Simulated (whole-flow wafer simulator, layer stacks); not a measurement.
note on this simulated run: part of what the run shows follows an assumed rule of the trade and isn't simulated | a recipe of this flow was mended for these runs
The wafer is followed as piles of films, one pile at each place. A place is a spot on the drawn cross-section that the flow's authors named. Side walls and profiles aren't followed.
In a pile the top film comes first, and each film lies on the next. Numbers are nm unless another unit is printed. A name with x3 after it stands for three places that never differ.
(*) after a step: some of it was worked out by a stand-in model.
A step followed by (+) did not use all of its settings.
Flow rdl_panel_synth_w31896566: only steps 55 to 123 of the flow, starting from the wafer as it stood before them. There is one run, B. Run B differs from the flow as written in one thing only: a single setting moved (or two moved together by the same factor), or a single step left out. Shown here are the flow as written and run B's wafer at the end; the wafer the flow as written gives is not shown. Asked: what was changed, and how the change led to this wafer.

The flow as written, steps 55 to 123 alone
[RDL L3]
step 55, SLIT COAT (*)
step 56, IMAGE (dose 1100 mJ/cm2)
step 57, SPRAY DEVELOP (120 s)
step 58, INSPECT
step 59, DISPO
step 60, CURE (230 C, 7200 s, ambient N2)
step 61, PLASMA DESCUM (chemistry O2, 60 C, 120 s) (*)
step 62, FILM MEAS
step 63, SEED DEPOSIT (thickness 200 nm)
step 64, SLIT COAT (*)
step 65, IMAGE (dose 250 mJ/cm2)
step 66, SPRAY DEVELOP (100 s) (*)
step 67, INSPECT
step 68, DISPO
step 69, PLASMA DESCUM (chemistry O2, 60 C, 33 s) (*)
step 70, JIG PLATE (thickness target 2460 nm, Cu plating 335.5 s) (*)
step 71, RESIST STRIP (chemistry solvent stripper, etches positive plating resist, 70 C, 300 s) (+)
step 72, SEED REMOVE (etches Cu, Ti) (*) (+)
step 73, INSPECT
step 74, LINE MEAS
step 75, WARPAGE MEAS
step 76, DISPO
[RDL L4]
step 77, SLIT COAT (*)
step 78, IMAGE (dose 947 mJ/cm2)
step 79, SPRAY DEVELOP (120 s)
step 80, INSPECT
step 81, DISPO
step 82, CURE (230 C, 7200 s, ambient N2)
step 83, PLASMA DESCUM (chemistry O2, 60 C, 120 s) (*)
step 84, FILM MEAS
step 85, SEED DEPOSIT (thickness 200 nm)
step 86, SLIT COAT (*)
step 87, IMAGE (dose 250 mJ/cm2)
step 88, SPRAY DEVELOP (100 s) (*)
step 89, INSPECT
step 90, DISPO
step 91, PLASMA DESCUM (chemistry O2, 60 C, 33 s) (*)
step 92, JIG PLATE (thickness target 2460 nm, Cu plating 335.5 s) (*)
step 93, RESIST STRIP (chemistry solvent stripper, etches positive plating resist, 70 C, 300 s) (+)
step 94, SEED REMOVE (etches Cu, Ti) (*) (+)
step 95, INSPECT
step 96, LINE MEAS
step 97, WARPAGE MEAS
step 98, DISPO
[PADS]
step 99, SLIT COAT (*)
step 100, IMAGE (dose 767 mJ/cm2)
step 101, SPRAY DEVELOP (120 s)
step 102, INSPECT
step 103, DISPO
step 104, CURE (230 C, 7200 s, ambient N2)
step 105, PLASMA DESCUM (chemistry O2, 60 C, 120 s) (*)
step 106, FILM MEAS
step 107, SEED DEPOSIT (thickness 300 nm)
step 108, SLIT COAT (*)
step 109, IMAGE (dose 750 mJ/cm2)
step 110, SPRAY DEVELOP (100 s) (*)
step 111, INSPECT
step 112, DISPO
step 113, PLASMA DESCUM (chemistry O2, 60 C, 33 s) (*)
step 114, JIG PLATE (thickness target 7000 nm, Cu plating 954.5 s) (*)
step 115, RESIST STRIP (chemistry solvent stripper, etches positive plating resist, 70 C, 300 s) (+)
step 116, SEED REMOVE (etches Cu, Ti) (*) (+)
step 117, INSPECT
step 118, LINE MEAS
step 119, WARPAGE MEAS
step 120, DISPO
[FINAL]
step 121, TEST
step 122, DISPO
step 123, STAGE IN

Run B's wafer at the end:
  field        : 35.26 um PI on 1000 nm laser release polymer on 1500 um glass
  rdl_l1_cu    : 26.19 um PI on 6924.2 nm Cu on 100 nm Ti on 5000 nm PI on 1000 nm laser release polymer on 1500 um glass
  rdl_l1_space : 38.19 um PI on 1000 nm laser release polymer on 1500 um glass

The reason: step 70, JIG PLATE: Cu plating 385.8 s was run, while the flow as written has Cu plating 335.5 s.

The path from the change to this, step by step:
  step 70, JIG PLATE (thickness target 2460 nm, Cu plating 335.5 s) (*)
      rdl_l3_cu, rdl_l3_land, rdl_l3_via, rdl_l4_land, rdl_l4_via: Cu gains 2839 (as written it would have been: Cu gains 2468.8)
  step 77, SLIT COAT (*)
      field, pads_cu, pads_space, pads_land, pads_via: PI gains 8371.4 (as written it would have been: PI gains 8112.6)
      rdl_l1_cu: PI gains 8236.6 (as written it would have been: PI gains 7979.2)
      (as well as at 12 more places)
  step 99, SLIT COAT (*)
      rdl_l4_via: PI gains 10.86 um (new film) (as written it would have been: PI gains 10.89 um (new film))
  step 108, SLIT COAT (*)
      rdl_l4_cu, rdl_l4_space: ILINE-POS-THICK-GRADE-A gains 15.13 um (new film) (as written it would have been: ILINE-POS-THICK-GRADE-A gains 15.12 um (new film))
      rdl_l2_via: ILINE-POS-THICK-GRADE-A gains 14.77 um (new film) (as written it would have been: ILINE-POS-THICK-GRADE-A gains 14.76 um (new film))
      (as well as at 6 more places)
  step 115, RESIST STRIP (chemistry solvent stripper, etches positive plating resist, 70 C, 300 s) (+)
      rdl_l4_cu, rdl_l4_space: ILINE-POS-THICK-GRADE-A loses 15.1 um (all of it) (as written it would have been: ILINE-POS-THICK-GRADE-A loses 15.09 um (all of it))
      rdl_l2_via: ILINE-POS-THICK-GRADE-A loses 14.74 um (all of it) (as written it would have been: ILINE-POS-THICK-GRADE-A loses 14.73 um (all of it))
      (as well as at 7 more places)
